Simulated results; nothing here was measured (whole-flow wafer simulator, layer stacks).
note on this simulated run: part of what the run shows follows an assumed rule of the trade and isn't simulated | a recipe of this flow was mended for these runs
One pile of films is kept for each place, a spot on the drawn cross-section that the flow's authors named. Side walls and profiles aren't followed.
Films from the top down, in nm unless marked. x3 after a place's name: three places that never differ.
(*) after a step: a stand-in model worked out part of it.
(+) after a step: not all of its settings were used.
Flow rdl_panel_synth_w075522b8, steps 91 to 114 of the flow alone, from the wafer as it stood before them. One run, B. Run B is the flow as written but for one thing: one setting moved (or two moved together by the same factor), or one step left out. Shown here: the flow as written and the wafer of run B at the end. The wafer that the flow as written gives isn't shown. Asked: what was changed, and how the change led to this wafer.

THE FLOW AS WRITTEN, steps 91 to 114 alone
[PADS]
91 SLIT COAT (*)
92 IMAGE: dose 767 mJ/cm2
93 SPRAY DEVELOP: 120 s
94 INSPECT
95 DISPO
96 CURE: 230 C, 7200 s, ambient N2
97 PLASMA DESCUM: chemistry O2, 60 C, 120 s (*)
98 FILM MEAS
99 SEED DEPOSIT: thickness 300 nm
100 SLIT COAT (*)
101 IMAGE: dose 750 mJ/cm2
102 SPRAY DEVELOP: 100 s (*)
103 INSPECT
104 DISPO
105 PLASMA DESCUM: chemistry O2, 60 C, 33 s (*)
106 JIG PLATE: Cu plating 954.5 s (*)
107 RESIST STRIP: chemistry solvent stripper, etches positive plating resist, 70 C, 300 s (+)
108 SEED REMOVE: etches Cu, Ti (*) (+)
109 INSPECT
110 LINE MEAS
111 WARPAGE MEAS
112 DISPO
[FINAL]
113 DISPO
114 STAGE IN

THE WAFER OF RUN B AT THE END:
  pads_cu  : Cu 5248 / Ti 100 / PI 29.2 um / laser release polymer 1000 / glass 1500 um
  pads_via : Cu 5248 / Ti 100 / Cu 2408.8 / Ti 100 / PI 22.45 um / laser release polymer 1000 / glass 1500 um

The cause: step 106, JIG PLATE: Cu plating 725.4 s was run, where the flow has Cu plating 954.5 s.

How the change led to this, step by step:
  106 JIG PLATE: Cu plating 954.5 s (*)
      pads_cu, pads_land: Cu +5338 (as written it would be: Cu +7023.8)
      pads_via: Cu +5338 (as written it would be: Cu +8307.4)
